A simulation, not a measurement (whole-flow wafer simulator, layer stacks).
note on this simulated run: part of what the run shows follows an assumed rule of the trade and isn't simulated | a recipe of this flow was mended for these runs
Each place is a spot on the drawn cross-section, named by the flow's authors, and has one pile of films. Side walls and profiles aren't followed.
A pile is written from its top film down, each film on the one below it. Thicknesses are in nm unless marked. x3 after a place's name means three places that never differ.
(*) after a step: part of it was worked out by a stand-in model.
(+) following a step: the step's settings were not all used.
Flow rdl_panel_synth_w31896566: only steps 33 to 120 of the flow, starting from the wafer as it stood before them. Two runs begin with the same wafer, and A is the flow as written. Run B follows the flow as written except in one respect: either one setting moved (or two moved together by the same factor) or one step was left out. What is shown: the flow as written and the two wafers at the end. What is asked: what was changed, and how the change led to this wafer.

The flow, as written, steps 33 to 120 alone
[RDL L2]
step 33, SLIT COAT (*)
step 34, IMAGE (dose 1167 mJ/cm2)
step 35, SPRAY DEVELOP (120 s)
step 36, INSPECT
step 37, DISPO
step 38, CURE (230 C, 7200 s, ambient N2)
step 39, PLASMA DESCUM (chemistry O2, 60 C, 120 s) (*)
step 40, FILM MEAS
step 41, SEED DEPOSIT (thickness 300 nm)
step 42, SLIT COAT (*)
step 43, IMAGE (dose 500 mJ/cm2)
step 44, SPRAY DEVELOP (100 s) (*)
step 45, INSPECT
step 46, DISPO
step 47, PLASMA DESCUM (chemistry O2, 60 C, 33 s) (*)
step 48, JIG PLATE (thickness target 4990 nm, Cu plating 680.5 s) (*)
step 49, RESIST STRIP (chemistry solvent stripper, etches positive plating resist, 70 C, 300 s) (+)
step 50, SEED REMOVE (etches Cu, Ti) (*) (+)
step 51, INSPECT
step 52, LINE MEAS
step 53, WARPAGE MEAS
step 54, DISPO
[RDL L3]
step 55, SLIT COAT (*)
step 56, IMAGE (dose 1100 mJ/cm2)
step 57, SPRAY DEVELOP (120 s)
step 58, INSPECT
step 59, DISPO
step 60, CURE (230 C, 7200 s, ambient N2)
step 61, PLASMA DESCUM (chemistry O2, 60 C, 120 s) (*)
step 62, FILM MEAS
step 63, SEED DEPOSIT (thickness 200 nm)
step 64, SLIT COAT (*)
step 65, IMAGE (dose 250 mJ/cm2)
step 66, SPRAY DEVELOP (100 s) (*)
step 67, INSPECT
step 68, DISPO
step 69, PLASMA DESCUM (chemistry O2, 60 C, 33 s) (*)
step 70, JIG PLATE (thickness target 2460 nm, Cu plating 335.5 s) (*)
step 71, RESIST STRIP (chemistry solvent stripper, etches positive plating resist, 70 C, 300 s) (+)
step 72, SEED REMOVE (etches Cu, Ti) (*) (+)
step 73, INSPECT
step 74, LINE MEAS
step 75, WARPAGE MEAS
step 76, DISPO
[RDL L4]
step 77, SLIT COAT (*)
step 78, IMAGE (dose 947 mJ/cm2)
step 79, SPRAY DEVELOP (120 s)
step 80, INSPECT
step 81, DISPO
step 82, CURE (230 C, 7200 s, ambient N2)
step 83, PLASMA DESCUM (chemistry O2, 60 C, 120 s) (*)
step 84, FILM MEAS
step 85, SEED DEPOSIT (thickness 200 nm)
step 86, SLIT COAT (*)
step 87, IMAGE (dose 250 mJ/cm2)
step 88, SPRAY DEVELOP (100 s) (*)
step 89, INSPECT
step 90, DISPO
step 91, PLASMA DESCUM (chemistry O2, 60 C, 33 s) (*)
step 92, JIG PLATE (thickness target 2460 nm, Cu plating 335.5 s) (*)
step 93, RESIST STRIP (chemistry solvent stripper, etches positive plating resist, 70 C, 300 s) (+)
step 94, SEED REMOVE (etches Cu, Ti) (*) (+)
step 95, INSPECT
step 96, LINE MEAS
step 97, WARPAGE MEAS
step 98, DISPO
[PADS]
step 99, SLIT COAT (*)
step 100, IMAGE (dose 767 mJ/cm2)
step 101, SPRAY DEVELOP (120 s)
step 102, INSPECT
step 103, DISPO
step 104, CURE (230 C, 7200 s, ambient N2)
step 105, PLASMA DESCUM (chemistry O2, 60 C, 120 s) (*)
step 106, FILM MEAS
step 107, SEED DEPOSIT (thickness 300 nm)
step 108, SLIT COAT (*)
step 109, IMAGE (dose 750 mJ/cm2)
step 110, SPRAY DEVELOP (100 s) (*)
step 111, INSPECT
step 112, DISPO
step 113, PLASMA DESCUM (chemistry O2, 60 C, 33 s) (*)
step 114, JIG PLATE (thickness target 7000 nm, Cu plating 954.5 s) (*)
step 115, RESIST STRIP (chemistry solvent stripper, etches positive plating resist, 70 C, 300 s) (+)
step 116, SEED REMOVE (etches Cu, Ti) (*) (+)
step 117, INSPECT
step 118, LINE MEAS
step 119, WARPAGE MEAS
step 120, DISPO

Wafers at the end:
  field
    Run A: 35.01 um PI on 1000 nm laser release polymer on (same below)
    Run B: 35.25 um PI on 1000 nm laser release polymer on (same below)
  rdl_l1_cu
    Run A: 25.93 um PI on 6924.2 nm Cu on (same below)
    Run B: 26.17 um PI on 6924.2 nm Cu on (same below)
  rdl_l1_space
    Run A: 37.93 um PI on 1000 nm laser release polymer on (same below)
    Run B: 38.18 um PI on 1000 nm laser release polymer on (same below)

Cause: step 48, JIG PLATE: Cu plating 782.6 s was run, whereas the flow has Cu plating 680.5 s.

Step by step, how the change led to this:
  step 48, JIG PLATE (thickness target 4990 nm, Cu plating 680.5 s) (*)
      rdl_l2_cu, rdl_l2_land, rdl_l2_via, rdl_l2_rim, rdl_l3_land, rdl_l3_via: A Cu gains 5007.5 | B Cu gains 5758.9
  step 55, SLIT COAT (*)
      rdl_l3_cu, rdl_l3_space: A PI gains 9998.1 | B PI gains 10.59 um
      field, rdl_l4_cu, rdl_l4_space and 6 more: A PI gains 7936.4 | B PI gains 8180.1
      (and at 7 other places as well)
  step 64, SLIT COAT (*)
      rdl_l1_rim: A ILINE-POS-THICK-GRADE-A gains 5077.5 (new film) | B ILINE-POS-THICK-GRADE-A gains 5201 (new film)
      rdl_l2_via: A ILINE-POS-THICK-GRADE-A gains 4385.9 (new film) | B ILINE-POS-THICK-GRADE-A gains 4157 (new film)
  step 71, RESIST STRIP (chemistry solvent stripper, etches positive plating resist, 70 C, 300 s) (+)
      rdl_l1_rim: A ILINE-POS-THICK-GRADE-A loses 5047.8 (all of it) | B ILINE-POS-THICK-GRADE-A loses 5171.3 (all of it)
      rdl_l2_via: A ILINE-POS-THICK-GRADE-A loses 4356.2 (all of it) | B ILINE-POS-THICK-GRADE-A loses 4127.3 (all of it)
  step 77, SLIT COAT (*)
      rdl_l2_via: A PI gains 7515 | B PI gains 7278.2
      rdl_l3_via: A PI gains 11.89 um (new film) | B PI gains 11.79 um (new film)
  step 93, RESIST STRIP (chemistry solvent stripper, etches positive plating resist, 70 C, 300 s) (+)
      rdl_l2_via: A ILINE-POS-THICK-GRADE-A loses 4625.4 (all of it) | B ILINE-POS-THICK-GRADE-A loses 4532.4 (all of it)
  step 108, SLIT COAT (*)
      rdl_l2_cu, rdl_l2_space: A ILINE-POS-THICK-GRADE-A gains 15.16 um (new film) | B ILINE-POS-THICK-GRADE-A gains 15.19 um (new film)
      rdl_l2_land: A ILINE-POS-THICK-GRADE-A gains 14.84 um (new film) | B ILINE-POS-THICK-GRADE-A gains 14.82 um (new film)
      (and at 5 other places as well)
  step 115, RESIST STRIP (chemistry solvent stripper, etches positive plating resist, 70 C, 300 s) (+)
      rdl_l2_cu, rdl_l2_space: A ILINE-POS-THICK-GRADE-A loses 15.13 um (all of it) | B ILINE-POS-THICK-GRADE-A loses 15.16 um (all of it)
      rdl_l2_land: A ILINE-POS-THICK-GRADE-A loses 14.81 um (all of it) | B ILINE-POS-THICK-GRADE-A loses 14.79 um (all of it)
      (and at 5 other places as well)
